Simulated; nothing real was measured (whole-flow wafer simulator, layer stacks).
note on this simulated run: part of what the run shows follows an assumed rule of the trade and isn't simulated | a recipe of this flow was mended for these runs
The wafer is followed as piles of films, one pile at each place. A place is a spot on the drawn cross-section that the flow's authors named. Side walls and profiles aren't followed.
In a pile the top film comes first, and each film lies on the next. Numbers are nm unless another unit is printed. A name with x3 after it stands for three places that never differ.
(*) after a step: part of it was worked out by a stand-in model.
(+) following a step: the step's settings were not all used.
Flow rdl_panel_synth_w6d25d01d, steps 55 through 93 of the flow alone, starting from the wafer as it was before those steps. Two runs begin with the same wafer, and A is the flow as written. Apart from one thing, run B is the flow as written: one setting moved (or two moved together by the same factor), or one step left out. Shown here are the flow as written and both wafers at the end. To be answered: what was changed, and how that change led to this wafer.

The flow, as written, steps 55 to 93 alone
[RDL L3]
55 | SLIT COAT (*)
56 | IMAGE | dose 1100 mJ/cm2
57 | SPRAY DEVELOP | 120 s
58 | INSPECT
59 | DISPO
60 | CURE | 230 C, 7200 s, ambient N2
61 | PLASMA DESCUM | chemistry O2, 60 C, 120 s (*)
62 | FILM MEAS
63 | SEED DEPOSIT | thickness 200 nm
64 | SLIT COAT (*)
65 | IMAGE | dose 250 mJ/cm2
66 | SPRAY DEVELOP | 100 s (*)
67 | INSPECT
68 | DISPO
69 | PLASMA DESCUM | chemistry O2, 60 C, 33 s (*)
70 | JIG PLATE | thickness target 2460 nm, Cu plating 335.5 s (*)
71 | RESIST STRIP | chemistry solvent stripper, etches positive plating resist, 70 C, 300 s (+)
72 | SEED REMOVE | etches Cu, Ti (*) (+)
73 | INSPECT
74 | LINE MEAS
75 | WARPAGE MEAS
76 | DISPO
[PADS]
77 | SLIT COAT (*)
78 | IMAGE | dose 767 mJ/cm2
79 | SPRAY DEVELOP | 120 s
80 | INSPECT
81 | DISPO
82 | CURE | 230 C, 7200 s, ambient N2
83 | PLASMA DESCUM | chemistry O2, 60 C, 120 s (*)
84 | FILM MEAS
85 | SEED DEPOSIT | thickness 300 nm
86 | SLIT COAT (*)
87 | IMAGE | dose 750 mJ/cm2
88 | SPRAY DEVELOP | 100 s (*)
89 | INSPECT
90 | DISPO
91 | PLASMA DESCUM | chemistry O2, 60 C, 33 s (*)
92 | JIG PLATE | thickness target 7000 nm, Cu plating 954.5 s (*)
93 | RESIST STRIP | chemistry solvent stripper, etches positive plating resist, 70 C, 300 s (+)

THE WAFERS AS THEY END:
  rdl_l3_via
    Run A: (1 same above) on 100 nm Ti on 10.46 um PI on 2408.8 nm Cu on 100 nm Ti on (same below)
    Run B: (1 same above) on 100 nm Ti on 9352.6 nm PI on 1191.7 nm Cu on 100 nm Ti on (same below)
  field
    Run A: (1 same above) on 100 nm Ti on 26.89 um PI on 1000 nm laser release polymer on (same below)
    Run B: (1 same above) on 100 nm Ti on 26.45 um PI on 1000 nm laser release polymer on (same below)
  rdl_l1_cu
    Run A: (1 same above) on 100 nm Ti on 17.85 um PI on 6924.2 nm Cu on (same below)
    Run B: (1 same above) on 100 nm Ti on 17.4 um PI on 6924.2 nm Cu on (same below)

The reason: step 70, JIG PLATE: Cu plating 170.1 s was run, whereas the flow has Cu plating 335.5 s.

Step by step, how the change led to this:
  70 | JIG PLATE | thickness target 2460 nm, Cu plating 335.5 s (*)
      rdl_l3_cu, rdl_l3_land, rdl_l3_via, pads_land, pads_via: A +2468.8 Cu | B +1251.7 Cu
  77 | SLIT COAT (*)
      rdl_l3_via: A +10.46 um PI (new film) | B +9352.6 PI (new film)
      field: A +5893.8 PI | B +5448 PI
      (and at 14 other places as well)
  86 | SLIT COAT (*)
      rdl_l2_cu: A +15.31 um ILINE-POS-THICK-GRADE-A (new film) | B +15.32 um ILINE-POS-THICK-GRADE-A (new film)
      rdl_l2_space: A +15.33 um ILINE-POS-THICK-GRADE-A (new film) | B +15.34 um ILINE-POS-THICK-GRADE-A (new film)
      (and at 10 other places as well)
  88 | SPRAY DEVELOP | 100 s (*)
      pads_cu: A -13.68 um ILINE-POS-THICK-GRADE-A (all of it) | B -13.62 um ILINE-POS-THICK-GRADE-A (all of it)
      pads_land: A -13.11 um ILINE-POS-THICK-GRADE-A (all of it) | B -13.22 um ILINE-POS-THICK-GRADE-A (all of it)
      (and at 1 other place as well)
  92 | JIG PLATE | thickness target 7000 nm, Cu plating 954.5 s (*)
      pads_via: A +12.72 um Au/Ni/Cu (new film) | B +12.88 um Au/Ni/Cu (new film)
  93 | RESIST STRIP | chemistry solvent stripper, etches positive plating resist, 70 C, 300 s (+)
      rdl_l2_cu: A -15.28 um ILINE-POS-THICK-GRADE-A (all of it) | B -15.29 um ILINE-POS-THICK-GRADE-A (all of it)
      rdl_l2_space: A -15.3 um ILINE-POS-THICK-GRADE-A (all of it) | B -15.31 um ILINE-POS-THICK-GRADE-A (all of it)
      (and at 7 other places as well)
